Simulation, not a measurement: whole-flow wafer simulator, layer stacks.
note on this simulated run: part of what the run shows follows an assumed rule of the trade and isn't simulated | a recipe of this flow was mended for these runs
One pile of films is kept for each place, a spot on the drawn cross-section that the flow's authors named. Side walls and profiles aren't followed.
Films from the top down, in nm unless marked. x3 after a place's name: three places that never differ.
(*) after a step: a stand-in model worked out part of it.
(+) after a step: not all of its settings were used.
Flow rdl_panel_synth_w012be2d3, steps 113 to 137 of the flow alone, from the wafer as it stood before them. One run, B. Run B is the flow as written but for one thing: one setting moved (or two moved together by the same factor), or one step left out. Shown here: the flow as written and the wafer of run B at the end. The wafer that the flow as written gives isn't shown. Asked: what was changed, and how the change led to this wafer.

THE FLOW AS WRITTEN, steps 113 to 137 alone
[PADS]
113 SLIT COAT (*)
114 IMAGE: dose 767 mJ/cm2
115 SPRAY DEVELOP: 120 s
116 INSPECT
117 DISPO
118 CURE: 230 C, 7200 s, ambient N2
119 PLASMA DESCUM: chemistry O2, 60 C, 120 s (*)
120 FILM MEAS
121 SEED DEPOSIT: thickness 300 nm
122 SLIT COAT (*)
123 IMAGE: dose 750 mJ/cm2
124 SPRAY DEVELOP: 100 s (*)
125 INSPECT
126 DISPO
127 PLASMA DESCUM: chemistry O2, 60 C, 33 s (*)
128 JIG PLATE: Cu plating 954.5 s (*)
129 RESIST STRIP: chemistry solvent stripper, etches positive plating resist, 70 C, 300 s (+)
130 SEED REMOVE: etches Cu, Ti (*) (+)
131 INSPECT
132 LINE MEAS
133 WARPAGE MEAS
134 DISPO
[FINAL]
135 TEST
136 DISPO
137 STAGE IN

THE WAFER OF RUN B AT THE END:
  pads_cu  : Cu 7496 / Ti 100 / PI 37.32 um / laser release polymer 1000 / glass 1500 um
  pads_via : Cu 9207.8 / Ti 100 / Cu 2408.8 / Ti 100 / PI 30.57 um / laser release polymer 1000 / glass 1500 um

The cause: step 128, JIG PLATE: Cu plating 1031 s was run, where the flow has Cu plating 954.5 s.

How the change led to this, step by step:
  128 JIG PLATE: Cu plating 954.5 s (*)
      pads_cu, pads_land: Cu +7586 (as written it would be: Cu +7023.8)
      pads_via: Cu +9297.8 (as written it would be: Cu +8307.4)
